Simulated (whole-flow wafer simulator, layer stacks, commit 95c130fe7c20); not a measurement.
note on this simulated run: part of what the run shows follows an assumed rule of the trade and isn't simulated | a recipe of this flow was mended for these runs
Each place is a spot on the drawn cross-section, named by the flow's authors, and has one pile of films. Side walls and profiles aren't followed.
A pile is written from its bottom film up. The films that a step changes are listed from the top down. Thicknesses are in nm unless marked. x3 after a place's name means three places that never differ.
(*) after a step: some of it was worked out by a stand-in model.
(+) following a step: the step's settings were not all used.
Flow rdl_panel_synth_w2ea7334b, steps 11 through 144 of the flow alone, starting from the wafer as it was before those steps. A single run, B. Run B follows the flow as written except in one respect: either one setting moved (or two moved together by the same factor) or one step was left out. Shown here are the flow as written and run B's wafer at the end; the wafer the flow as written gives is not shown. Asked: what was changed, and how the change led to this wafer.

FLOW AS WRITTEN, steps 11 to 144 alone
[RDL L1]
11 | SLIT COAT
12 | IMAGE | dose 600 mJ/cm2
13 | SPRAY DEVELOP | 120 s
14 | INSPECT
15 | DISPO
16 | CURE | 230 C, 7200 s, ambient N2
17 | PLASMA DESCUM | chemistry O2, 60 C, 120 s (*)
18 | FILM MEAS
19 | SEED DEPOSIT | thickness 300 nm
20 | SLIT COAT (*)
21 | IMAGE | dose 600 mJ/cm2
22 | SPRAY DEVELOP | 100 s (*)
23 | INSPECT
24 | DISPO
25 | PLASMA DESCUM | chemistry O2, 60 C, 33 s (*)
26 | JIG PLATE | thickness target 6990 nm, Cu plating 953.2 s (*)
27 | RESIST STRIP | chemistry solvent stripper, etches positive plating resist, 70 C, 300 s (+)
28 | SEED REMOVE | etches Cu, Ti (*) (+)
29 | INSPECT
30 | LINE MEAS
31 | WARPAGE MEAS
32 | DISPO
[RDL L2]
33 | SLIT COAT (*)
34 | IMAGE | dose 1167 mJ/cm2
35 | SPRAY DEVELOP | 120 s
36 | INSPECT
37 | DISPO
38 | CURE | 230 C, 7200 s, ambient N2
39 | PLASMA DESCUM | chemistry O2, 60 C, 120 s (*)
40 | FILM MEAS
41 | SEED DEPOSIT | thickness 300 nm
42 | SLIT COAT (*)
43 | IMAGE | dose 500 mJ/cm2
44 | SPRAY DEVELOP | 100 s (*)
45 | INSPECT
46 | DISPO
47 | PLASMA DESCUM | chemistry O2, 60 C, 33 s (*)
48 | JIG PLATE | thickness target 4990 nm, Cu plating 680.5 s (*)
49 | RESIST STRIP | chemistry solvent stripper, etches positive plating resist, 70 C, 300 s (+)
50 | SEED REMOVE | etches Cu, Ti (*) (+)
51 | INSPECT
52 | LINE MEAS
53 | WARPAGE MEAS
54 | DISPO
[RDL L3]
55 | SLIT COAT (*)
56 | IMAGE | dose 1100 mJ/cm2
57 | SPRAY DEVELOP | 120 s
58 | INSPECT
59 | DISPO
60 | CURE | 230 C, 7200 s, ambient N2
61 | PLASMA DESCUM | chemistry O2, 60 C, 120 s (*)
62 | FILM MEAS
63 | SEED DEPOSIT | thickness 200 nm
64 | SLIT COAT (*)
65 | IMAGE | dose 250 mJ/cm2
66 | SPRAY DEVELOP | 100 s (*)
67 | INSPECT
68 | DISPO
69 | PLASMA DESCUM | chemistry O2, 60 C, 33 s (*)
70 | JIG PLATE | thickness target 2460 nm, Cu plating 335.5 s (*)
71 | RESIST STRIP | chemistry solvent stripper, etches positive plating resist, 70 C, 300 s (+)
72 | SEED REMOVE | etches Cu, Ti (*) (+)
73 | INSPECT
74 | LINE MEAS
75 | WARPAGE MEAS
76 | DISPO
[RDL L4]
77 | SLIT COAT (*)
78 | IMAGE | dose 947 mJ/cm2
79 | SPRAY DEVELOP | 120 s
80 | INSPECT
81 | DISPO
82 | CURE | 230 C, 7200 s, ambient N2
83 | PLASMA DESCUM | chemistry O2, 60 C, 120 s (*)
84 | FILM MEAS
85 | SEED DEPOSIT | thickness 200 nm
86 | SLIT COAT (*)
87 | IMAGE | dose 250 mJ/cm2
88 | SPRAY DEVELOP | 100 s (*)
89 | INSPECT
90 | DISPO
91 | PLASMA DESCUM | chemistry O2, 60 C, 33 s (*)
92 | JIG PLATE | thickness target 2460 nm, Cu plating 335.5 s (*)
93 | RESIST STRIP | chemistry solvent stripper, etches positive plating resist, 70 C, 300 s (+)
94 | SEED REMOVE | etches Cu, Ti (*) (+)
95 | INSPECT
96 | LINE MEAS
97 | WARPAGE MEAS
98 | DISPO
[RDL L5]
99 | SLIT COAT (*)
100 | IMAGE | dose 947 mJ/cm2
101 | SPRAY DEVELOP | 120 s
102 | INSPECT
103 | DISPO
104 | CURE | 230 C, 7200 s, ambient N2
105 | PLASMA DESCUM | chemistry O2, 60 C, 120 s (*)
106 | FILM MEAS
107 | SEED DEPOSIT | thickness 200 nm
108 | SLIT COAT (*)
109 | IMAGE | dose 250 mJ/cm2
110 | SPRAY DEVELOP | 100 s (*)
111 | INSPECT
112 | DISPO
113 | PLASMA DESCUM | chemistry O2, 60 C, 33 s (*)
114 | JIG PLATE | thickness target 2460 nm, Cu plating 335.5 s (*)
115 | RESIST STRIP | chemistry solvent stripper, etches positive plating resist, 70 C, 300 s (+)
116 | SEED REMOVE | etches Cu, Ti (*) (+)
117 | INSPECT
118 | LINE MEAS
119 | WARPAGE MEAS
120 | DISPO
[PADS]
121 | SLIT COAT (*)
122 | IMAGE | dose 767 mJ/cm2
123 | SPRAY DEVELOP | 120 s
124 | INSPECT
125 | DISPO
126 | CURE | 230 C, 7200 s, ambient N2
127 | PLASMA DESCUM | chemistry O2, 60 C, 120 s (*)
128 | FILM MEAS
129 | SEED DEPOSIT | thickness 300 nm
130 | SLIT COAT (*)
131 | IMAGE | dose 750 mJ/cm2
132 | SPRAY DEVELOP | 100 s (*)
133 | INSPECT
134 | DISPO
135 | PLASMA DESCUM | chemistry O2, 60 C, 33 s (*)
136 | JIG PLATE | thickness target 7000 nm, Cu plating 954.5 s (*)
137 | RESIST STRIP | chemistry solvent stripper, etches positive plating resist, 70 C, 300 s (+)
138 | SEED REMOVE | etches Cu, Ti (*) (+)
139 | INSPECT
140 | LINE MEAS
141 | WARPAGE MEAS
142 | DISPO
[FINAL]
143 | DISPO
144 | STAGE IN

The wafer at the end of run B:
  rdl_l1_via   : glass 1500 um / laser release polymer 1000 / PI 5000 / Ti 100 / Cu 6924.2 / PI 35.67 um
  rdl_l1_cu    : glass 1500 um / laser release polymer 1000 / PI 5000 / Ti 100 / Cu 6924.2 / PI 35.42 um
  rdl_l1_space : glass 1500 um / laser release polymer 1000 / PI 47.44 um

What caused this: step 13, SPRAY DEVELOP: 120 s, was not run.

How this came from the change, step by step:
  20 | SLIT COAT (*)
      rdl_l1_cu: +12 um ILINE-POS-THICK-GRADE-A (new film) (it would be, as written: +10.42 um ILINE-POS-THICK-GRADE-A (new film))
      rdl_l1_space: +12 um ILINE-POS-THICK-GRADE-A (new film) (it would be, as written: +10.94 um ILINE-POS-THICK-GRADE-A (new film))
      (also at 1 further place)
  22 | SPRAY DEVELOP | 100 s (*)
      rdl_l1_cu: -12 um ILINE-POS-THICK-GRADE-A (all of it) (it would be, as written: -10.42 um ILINE-POS-THICK-GRADE-A (all of it))
      rdl_l1_via: -12 um ILINE-POS-THICK-GRADE-A (all of it) (it would be, as written: -13.83 um ILINE-POS-THICK-GRADE-A (all of it))
  27 | RESIST STRIP | chemistry solvent stripper, etches positive plating resist, 70 C, 300 s (+)
      rdl_l1_space: -11.97 um ILINE-POS-THICK-GRADE-A (all of it) (it would be, as written: -10.91 um ILINE-POS-THICK-GRADE-A (all of it))
  33 | SLIT COAT (*)
      rdl_l1_cu: +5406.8 PI (new film) (it would be, as written: +4815.5 PI (new film))
      rdl_l1_space: +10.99 um PI (it would be, as written: +10.38 um PI)
      (also at 1 further place)
  42 | SLIT COAT (*)
      rdl_l1_via: +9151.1 ILINE-POS-THICK-GRADE-A (new film) (it would be, as written: +10.08 um ILINE-POS-THICK-GRADE-A (new film))
      rdl_l1_cu: +9750.6 ILINE-POS-THICK-GRADE-A (new film) (it would be, as written: +9269.6 ILINE-POS-THICK-GRADE-A (new film))
      (also at 1 further place)
  49 | RESIST STRIP | chemistry solvent stripper, etches positive plating resist, 70 C, 300 s (+)
      rdl_l1_via: -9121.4 ILINE-POS-THICK-GRADE-A (all of it) (it would be, as written: -10.05 um ILINE-POS-THICK-GRADE-A (all of it))
      rdl_l1_cu: -9720.9 ILINE-POS-THICK-GRADE-A (all of it) (it would be, as written: -9239.9 ILINE-POS-THICK-GRADE-A (all of it))
      (also at 1 further place)
  55 | SLIT COAT (*)
      rdl_l1_cu: +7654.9 PI (it would be, as written: +7258.6 PI)
      rdl_l1_space: +8803.7 PI (it would be, as written: +8409.5 PI)
      (also at 1 further place)
  64 | SLIT COAT (*)
      rdl_l1_cu: +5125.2 ILINE-POS-THICK-GRADE-A (new film) (it would be, as written: +4881.9 ILINE-POS-THICK-GRADE-A (new film))
      rdl_l1_space: +5345.3 ILINE-POS-THICK-GRADE-A (new film) (it would be, as written: +5109.9 ILINE-POS-THICK-GRADE-A (new film))
      (also at 1 further place)
  71 | RESIST STRIP | chemistry solvent stripper, etches positive plating resist, 70 C, 300 s (+)
      rdl_l1_cu: -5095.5 ILINE-POS-THICK-GRADE-A (all of it) (it would be, as written: -4852.2 ILINE-POS-THICK-GRADE-A (all of it))
      rdl_l1_space: -5315.6 ILINE-POS-THICK-GRADE-A (all of it) (it would be, as written: -5080.2 ILINE-POS-THICK-GRADE-A (all of it))
      (also at 1 further place)
  77 | SLIT COAT (*)
      rdl_l1_cu: +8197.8 PI (it would be, as written: +7979.2 PI)
      rdl_l1_space: +8435.5 PI (it would be, as written: +8225.4 PI)
      (also at 1 further place)
  86 | SLIT COAT (*)
      rdl_l1_cu: +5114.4 ILINE-POS-THICK-GRADE-A (new film) (it would be, as written: +4982.5 ILINE-POS-THICK-GRADE-A (new film))
      rdl_l1_space: +5155.1 ILINE-POS-THICK-GRADE-A (new film) (it would be, as written: +5029.9 ILINE-POS-THICK-GRADE-A (new film))
      (also at 1 further place)
  93 | RESIST STRIP | chemistry solvent stripper, etches positive plating resist, 70 C, 300 s (+)
      rdl_l1_cu: -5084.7 ILINE-POS-THICK-GRADE-A (all of it) (it would be, as written: -4952.8 ILINE-POS-THICK-GRADE-A (all of it))
      rdl_l1_space: -5125.4 ILINE-POS-THICK-GRADE-A (all of it) (it would be, as written: -5000.2 ILINE-POS-THICK-GRADE-A (all of it))
      (also at 1 further place)
  99 | SLIT COAT (*)
      rdl_l1_via: +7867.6 PI (it would be, as written: +8098.4 PI)
  108 | SLIT COAT (*)
      rdl_l1_via: +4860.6 ILINE-POS-THICK-GRADE-A (new film) (it would be, as written: +4989.7 ILINE-POS-THICK-GRADE-A (new film))
  115 | RESIST STRIP | chemistry solvent stripper, etches positive plating resist, 70 C, 300 s (+)
      rdl_l1_via: -4830.9 ILINE-POS-THICK-GRADE-A (all of it) (it would be, as written: -4960 ILINE-POS-THICK-GRADE-A (all of it))
  130 | SLIT COAT (*)
      rdl_l1_cu: +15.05 um ILINE-POS-THICK-GRADE-A (new film) (it would be, as written: +15 um ILINE-POS-THICK-GRADE-A (new film))
      rdl_l1_space: +15.05 um ILINE-POS-THICK-GRADE-A (new film) (it would be, as written: +15.01 um ILINE-POS-THICK-GRADE-A (new film))
      (also at 1 further place)
  137 | RESIST STRIP | chemistry solvent stripper, etches positive plating resist, 70 C, 300 s (+)
      rdl_l1_cu: -15.02 um ILINE-POS-THICK-GRADE-A (all of it) (it would be, as written: -14.97 um ILINE-POS-THICK-GRADE-A (all of it))
      rdl_l1_space: -15.02 um ILINE-POS-THICK-GRADE-A (all of it) (it would be, as written: -14.98 um ILINE-POS-THICK-GRADE-A (all of it))
      (also at 1 further place)
